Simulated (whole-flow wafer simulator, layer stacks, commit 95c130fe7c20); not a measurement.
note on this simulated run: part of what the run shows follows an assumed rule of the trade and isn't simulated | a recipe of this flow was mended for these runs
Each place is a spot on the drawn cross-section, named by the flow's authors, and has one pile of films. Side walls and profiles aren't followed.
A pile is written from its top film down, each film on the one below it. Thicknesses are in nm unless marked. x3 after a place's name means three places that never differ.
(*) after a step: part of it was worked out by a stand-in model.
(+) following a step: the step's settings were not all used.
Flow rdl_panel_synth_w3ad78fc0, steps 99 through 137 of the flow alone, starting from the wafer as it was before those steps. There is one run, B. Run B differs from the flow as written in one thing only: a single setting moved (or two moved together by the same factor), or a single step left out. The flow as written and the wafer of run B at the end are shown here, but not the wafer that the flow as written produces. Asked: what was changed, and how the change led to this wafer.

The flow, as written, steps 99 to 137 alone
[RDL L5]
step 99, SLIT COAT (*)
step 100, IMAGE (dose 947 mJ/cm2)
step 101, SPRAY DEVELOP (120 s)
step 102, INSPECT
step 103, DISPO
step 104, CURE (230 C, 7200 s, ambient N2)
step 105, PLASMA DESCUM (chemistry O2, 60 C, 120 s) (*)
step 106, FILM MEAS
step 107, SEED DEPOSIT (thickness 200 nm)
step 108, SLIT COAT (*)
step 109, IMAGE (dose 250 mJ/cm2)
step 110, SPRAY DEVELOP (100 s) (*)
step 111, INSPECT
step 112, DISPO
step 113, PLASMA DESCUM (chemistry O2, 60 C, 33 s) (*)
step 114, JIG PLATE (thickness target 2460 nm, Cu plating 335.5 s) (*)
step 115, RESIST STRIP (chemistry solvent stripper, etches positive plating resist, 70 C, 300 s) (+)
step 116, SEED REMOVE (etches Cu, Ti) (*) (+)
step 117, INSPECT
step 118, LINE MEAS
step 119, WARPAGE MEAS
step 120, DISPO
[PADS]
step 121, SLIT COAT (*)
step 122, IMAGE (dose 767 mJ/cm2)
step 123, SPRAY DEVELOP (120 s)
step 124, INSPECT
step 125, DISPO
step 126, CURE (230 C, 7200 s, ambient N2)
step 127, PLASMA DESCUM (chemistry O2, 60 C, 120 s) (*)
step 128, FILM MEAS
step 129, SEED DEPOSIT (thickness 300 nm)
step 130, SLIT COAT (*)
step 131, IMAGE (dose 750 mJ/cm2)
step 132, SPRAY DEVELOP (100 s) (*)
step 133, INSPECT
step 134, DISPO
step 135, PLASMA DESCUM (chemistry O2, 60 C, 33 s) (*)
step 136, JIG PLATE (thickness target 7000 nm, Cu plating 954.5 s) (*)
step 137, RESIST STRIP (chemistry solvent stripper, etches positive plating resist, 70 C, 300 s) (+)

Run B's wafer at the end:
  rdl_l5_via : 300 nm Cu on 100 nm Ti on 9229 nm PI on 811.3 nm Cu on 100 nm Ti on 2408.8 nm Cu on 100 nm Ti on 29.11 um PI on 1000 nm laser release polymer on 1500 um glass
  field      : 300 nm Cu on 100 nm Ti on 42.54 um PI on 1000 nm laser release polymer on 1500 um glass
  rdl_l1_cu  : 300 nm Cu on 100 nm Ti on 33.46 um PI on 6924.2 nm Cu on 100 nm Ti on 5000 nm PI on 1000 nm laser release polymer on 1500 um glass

What caused this: step 114, JIG PLATE: Cu plating 118.4 s was run, while the flow as written has Cu plating 335.5 s.

The path from the change to this, step by step:
  step 114, JIG PLATE (thickness target 2460 nm, Cu plating 335.5 s) (*)
      rdl_l5_cu, rdl_l5_land, rdl_l5_via, pads_land, pads_via: Cu gains 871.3 (in the flow as written it would be: Cu gains 2468.8)
  step 121, SLIT COAT (*)
      rdl_l5_via: PI gains 9229 (new film) (in the flow as written it would be: PI gains 10.89 um (new film))
      field: PI gains 5313.4 (in the flow as written it would be: PI gains 5893.8)
      (also at 23 further places)
  step 130, SLIT COAT (*)
      rdl_l2_cu, rdl_l2_space: ILINE-POS-THICK-GRADE-A gains 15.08 um (new film) (in the flow as written it would be: ILINE-POS-THICK-GRADE-A gains 15.07 um (new film))
      rdl_l2_land: ILINE-POS-THICK-GRADE-A gains 14.92 um (new film) (in the flow as written it would be: ILINE-POS-THICK-GRADE-A gains 14.93 um (new film))
      (also at 11 further places)
  step 132, SPRAY DEVELOP (100 s) (*)
      pads_cu: ILINE-POS-THICK-GRADE-A loses 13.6 um (all of it) (in the flow as written it would be: ILINE-POS-THICK-GRADE-A loses 13.68 um (all of it))
      pads_land: ILINE-POS-THICK-GRADE-A loses 13.25 um (all of it) (in the flow as written it would be: ILINE-POS-THICK-GRADE-A loses 13.11 um (all of it))
      (also at 1 further place)
  step 136, JIG PLATE (thickness target 7000 nm, Cu plating 954.5 s) (*)
      pads_via: Cu gains 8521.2 (in the flow as written it would be: Cu gains 8307.4)
  step 137, RESIST STRIP (chemistry solvent stripper, etches positive plating resist, 70 C, 300 s) (+)
      rdl_l2_land: ILINE-POS-THICK-GRADE-A loses 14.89 um (all of it) (in the flow as written it would be: ILINE-POS-THICK-GRADE-A loses 14.9 um (all of it))
      rdl_l2_via: ILINE-POS-THICK-GRADE-A loses 14.85 um (all of it) (in the flow as written it would be: ILINE-POS-THICK-GRADE-A loses 14.86 um (all of it))
      (also at 6 further places)
